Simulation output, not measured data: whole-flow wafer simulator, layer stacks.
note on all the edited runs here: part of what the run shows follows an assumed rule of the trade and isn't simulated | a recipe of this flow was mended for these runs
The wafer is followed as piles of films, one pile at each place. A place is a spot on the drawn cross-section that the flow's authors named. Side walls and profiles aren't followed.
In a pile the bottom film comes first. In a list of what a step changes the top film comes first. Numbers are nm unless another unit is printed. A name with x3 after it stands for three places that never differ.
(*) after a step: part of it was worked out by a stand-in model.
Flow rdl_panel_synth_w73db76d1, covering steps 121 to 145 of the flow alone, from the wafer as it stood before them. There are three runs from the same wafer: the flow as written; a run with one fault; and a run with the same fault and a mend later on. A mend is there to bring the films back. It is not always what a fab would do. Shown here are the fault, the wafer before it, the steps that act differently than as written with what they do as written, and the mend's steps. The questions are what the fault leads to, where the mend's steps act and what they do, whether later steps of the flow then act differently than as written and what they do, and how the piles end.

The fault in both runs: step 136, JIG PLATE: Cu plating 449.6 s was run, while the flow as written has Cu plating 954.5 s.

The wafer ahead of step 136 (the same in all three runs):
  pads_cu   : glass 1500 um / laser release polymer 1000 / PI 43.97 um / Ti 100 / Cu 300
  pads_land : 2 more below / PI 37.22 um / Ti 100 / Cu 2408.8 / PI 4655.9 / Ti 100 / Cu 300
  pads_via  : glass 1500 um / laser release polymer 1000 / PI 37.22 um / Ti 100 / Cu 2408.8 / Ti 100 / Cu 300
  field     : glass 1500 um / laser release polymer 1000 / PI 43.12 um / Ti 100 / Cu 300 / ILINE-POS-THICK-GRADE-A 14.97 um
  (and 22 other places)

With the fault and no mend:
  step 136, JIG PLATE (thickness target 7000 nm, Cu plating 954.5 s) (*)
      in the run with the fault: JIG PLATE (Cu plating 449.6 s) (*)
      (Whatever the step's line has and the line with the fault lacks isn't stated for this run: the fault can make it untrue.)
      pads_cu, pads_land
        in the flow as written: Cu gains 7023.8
        in the run with the fault: Cu gains 3308.4
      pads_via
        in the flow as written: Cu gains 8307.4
        in the run with the fault: Cu gains 3308.4
  None of the later steps of the flow acts differently than as written at any place that is followed.
  At pads_cu, pads_land, pads_via, the piles at the end differ from the flow's by more than 2% or 0.5 nm, whichever is larger.
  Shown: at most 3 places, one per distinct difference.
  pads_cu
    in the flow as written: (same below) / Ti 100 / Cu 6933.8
    in the run with the fault: (same below) / Ti 100 / Cu 3218.4
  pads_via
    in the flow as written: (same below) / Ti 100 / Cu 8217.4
    in the run with the fault: (same below) / Ti 100 / Cu 3218.4

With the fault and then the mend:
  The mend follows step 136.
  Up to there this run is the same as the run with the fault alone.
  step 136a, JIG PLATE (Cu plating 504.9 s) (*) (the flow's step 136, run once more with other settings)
      pads_cu, pads_land
        Cu gains 3715.4
      pads_via
        Cu gains 4999
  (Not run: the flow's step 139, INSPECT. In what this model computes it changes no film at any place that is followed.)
  None of the later steps of the flow acts differently than as written at any place that is followed.
  At every place that both follow, the piles at the end match the flow's.
